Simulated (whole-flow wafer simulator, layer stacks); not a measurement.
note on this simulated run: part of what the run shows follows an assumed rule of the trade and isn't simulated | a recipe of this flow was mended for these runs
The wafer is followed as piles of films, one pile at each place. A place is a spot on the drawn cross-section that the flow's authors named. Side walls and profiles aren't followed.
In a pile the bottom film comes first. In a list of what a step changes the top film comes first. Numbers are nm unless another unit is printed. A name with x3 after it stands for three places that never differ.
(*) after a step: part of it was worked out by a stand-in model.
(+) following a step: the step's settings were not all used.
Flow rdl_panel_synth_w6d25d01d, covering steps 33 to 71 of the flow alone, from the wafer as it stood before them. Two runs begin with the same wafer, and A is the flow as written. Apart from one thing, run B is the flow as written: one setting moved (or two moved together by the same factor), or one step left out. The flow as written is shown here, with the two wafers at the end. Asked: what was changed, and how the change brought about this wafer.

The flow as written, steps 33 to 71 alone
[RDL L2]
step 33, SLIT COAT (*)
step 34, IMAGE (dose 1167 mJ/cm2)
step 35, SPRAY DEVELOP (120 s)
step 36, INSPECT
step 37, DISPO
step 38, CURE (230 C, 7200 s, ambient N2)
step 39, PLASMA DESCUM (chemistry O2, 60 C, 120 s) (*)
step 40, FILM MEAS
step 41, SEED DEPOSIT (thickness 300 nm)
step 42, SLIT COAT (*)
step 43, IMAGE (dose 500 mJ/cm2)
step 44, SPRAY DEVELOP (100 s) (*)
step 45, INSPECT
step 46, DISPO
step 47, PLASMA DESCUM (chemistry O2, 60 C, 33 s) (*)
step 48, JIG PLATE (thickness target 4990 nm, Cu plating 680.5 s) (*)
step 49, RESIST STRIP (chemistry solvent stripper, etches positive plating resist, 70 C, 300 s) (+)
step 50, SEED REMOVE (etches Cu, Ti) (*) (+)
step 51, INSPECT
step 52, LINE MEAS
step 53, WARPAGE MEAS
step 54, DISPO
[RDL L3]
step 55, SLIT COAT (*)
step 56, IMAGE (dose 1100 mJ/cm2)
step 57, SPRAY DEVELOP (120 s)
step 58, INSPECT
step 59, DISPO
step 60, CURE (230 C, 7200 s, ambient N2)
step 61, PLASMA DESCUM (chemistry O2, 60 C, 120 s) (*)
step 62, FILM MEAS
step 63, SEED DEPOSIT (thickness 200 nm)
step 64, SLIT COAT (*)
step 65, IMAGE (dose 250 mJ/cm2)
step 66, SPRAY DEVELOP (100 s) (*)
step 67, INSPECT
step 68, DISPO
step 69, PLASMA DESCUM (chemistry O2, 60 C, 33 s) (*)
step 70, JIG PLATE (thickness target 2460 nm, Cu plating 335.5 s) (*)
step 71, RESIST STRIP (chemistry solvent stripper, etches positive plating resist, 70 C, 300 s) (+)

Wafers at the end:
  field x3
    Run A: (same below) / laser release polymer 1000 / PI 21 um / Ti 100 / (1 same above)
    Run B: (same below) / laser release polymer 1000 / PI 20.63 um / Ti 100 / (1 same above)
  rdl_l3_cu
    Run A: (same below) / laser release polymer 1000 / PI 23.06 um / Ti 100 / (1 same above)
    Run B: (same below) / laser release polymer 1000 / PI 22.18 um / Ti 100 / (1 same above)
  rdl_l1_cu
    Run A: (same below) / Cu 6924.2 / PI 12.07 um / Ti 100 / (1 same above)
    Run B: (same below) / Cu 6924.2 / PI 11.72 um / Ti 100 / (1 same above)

Cause: step 48, JIG PLATE: Cu plating 521.3 s was run, though the flow has Cu plating 680.5 s.

How this came from the change, step by step:
  step 48, JIG PLATE (thickness target 4990 nm, Cu plating 680.5 s) (*)
      rdl_l2_cu, rdl_l2_land, rdl_l2_via, rdl_l2_rim, rdl_l3_land, rdl_l3_via: A +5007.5 Cu | B +3836.1 Cu
  step 55, SLIT COAT (*)
      rdl_l2_space: A +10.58 um PI | B +9626.7 PI
      field x3, pads_land x2: A +7936.4 PI | B +7572.4 PI
      (as well as at 9 more places)
  step 64, SLIT COAT (*)
      rdl_l2_space: A +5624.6 ILINE-POS-THICK-GRADE-A (new film) | B +5470.6 ILINE-POS-THICK-GRADE-A (new film)
      rdl_l1_rim: A +5077.5 ILINE-POS-THICK-GRADE-A (new film) | B +4901.8 ILINE-POS-THICK-GRADE-A (new film)
      (as well as at 3 more places)
  step 66, SPRAY DEVELOP (100 s) (*)
      rdl_l3_land: A -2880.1 ILINE-POS-THICK-GRADE-A (all of it) | B -2954 ILINE-POS-THICK-GRADE-A (all of it)
  step 71, RESIST STRIP (chemistry solvent stripper, etches positive plating resist, 70 C, 300 s) (+)
      rdl_l2_space: A -5594.9 ILINE-POS-THICK-GRADE-A (all of it) | B -5440.9 ILINE-POS-THICK-GRADE-A (all of it)
      rdl_l1_rim: A -5047.8 ILINE-POS-THICK-GRADE-A (all of it) | B -4872.1 ILINE-POS-THICK-GRADE-A (all of it)
      (as well as at 2 more places)
